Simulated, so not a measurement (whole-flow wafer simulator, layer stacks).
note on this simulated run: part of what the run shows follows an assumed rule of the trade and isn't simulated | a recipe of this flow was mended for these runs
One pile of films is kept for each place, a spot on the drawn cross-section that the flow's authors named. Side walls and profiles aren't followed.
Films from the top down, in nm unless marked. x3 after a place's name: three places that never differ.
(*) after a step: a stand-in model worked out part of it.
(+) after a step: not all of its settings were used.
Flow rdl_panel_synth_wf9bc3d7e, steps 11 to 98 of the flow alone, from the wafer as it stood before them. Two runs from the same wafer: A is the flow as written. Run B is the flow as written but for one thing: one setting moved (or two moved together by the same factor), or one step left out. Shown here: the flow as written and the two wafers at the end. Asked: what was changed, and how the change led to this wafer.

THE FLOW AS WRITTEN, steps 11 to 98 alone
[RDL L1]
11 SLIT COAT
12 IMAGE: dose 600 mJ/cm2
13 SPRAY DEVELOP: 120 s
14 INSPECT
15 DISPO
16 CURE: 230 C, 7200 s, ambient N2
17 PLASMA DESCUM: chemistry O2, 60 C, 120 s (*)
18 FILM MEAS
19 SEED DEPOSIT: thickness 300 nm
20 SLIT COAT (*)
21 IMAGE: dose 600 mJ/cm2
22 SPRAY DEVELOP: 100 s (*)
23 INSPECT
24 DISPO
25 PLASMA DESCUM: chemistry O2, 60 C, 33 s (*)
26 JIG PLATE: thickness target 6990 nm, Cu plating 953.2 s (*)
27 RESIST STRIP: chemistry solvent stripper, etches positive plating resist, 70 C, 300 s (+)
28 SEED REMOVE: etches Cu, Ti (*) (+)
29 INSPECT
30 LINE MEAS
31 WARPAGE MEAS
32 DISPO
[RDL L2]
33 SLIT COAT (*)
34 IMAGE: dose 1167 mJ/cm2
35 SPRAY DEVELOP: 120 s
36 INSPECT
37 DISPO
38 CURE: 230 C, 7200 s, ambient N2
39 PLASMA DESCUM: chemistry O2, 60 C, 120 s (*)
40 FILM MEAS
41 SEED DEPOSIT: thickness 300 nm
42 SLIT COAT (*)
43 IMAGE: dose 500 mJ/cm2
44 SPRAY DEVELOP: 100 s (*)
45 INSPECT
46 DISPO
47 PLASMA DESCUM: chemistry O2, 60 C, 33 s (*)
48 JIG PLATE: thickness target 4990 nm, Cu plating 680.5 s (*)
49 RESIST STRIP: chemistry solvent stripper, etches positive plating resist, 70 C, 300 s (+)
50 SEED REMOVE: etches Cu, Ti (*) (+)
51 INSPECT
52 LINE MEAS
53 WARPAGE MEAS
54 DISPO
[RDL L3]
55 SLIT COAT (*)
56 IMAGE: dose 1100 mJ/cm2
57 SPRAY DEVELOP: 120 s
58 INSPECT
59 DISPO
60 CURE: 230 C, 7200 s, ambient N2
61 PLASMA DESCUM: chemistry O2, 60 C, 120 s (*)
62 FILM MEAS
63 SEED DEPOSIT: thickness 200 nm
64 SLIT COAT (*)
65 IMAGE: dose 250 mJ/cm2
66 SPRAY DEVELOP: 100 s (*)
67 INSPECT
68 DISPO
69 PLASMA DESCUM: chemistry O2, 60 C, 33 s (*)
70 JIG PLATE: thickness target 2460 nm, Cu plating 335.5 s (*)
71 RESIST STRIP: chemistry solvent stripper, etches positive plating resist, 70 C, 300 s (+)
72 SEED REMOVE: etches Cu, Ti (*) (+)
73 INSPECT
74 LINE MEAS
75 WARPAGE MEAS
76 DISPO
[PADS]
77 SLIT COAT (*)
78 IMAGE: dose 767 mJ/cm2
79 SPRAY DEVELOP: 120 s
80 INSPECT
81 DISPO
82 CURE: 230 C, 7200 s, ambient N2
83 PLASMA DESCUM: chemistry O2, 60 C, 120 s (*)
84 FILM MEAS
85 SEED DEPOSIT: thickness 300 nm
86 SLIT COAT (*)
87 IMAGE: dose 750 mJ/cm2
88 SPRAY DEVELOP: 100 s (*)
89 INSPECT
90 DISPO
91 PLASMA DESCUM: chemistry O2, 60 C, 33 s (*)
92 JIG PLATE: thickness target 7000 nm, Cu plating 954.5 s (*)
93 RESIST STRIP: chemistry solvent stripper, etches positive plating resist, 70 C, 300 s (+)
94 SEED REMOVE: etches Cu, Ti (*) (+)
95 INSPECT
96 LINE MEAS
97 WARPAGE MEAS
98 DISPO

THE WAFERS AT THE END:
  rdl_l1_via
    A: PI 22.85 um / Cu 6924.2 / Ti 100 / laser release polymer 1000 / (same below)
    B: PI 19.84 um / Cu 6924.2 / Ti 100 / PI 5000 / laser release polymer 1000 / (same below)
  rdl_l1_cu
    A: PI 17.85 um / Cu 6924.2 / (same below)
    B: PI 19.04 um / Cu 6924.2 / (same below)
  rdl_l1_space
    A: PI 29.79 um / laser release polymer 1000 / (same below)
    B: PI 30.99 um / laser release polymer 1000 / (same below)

The cause: step 13, SPRAY DEVELOP: 120 s, was left out.

How the change led to this, step by step:
  20 SLIT COAT (*)
      rdl_l1_cu: A ILINE-POS-THICK-GRADE-A +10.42 um (new film) | B ILINE-POS-THICK-GRADE-A +12 um (new film)
      rdl_l1_space: A ILINE-POS-THICK-GRADE-A +10.94 um (new film) | B ILINE-POS-THICK-GRADE-A +12 um (new film)
      (and at 1 more place)
  22 SPRAY DEVELOP: 100 s (*)
      rdl_l1_cu: A ILINE-POS-THICK-GRADE-A -10.42 um (all of it) | B ILINE-POS-THICK-GRADE-A -12 um (all of it)
      rdl_l1_via: A ILINE-POS-THICK-GRADE-A -13.83 um (all of it) | B ILINE-POS-THICK-GRADE-A -12 um (all of it)
  27 RESIST STRIP: chemistry solvent stripper, etches positive plating resist, 70 C, 300 s (+)
      rdl_l1_space: A ILINE-POS-THICK-GRADE-A -10.91 um (all of it) | B ILINE-POS-THICK-GRADE-A -11.97 um (all of it)
  33 SLIT COAT (*)
      rdl_l1_cu: A PI +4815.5 (new film) | B PI +5406.8 (new film)
      rdl_l1_space: A PI +10.38 um | B PI +10.99 um
      (and at 1 more place)
  42 SLIT COAT (*)
      rdl_l1_via: A ILINE-POS-THICK-GRADE-A +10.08 um (new film) | B ILINE-POS-THICK-GRADE-A +9151.1 (new film)
      rdl_l1_cu: A ILINE-POS-THICK-GRADE-A +9269.6 (new film) | B ILINE-POS-THICK-GRADE-A +9750.6 (new film)
      (and at 1 more place)
  49 RESIST STRIP: chemistry solvent stripper, etches positive plating resist, 70 C, 300 s (+)
      rdl_l1_via: A ILINE-POS-THICK-GRADE-A -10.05 um (all of it) | B ILINE-POS-THICK-GRADE-A -9121.4 (all of it)
      rdl_l1_cu: A ILINE-POS-THICK-GRADE-A -9239.9 (all of it) | B ILINE-POS-THICK-GRADE-A -9720.9 (all of it)
      (and at 1 more place)
  55 SLIT COAT (*)
      rdl_l1_cu: A PI +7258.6 | B PI +7654.9
      rdl_l1_space: A PI +8409.5 | B PI +8803.7
      (and at 1 more place)
  64 SLIT COAT (*)
      rdl_l1_cu: A ILINE-POS-THICK-GRADE-A +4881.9 (new film) | B ILINE-POS-THICK-GRADE-A +5125.2 (new film)
      rdl_l1_space: A ILINE-POS-THICK-GRADE-A +5109.9 (new film) | B ILINE-POS-THICK-GRADE-A +5345.3 (new film)
      (and at 1 more place)
  71 RESIST STRIP: chemistry solvent stripper, etches positive plating resist, 70 C, 300 s (+)
      rdl_l1_cu: A ILINE-POS-THICK-GRADE-A -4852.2 (all of it) | B ILINE-POS-THICK-GRADE-A -5095.5 (all of it)
      rdl_l1_space: A ILINE-POS-THICK-GRADE-A -5080.2 (all of it) | B ILINE-POS-THICK-GRADE-A -5315.6 (all of it)
      (and at 1 more place)
  77 SLIT COAT (*)
      rdl_l1_cu: A PI +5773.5 | B PI +5974.4
      rdl_l1_space: A PI +5996.6 | B PI +6191.3
      (and at 1 more place)
  86 SLIT COAT (*)
      rdl_l1_cu: A ILINE-POS-THICK-GRADE-A +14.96 um (new film) | B ILINE-POS-THICK-GRADE-A +15.13 um (new film)
      rdl_l1_space: A ILINE-POS-THICK-GRADE-A +15.05 um (new film) | B ILINE-POS-THICK-GRADE-A +15.2 um (new film)
      (and at 1 more place)
  93 RESIST STRIP: chemistry solvent stripper, etches positive plating resist, 70 C, 300 s (+)
      rdl_l1_cu: A ILINE-POS-THICK-GRADE-A -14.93 um (all of it) | B ILINE-POS-THICK-GRADE-A -15.1 um (all of it)
      rdl_l1_space: A ILINE-POS-THICK-GRADE-A -15.02 um (all of it) | B ILINE-POS-THICK-GRADE-A -15.17 um (all of it)
      (and at 1 more place)
